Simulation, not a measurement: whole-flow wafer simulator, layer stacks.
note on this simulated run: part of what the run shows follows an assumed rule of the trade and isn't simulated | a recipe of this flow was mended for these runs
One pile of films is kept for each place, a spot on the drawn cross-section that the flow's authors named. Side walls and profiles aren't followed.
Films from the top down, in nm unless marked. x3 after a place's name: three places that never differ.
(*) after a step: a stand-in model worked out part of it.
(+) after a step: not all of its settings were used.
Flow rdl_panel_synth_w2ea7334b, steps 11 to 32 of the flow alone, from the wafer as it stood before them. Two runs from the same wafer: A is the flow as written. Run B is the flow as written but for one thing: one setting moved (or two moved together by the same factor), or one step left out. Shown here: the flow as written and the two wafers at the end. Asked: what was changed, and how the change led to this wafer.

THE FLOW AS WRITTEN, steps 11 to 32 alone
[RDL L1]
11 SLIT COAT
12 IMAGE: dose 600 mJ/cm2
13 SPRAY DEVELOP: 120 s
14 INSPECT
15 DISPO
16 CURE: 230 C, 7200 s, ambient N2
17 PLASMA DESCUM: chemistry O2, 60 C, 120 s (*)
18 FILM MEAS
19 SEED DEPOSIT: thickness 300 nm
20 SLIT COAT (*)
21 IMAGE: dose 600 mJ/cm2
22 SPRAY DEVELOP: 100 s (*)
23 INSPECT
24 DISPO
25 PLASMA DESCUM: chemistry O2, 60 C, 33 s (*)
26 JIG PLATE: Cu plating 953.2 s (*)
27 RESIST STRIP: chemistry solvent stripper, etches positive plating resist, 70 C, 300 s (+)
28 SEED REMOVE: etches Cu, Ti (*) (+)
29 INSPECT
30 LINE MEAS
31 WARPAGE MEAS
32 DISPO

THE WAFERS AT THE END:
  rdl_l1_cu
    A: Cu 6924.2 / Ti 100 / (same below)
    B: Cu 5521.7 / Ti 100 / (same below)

The cause: step 26, JIG PLATE: Cu plating 762.6 s was run, where the flow has Cu plating 953.2 s.

How the change led to this, step by step:
  26 JIG PLATE: Cu plating 953.2 s (*)
      rdl_l1_cu, rdl_l1_via, rdl_l1_rim x3: A Cu +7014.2 | B Cu +5611.7
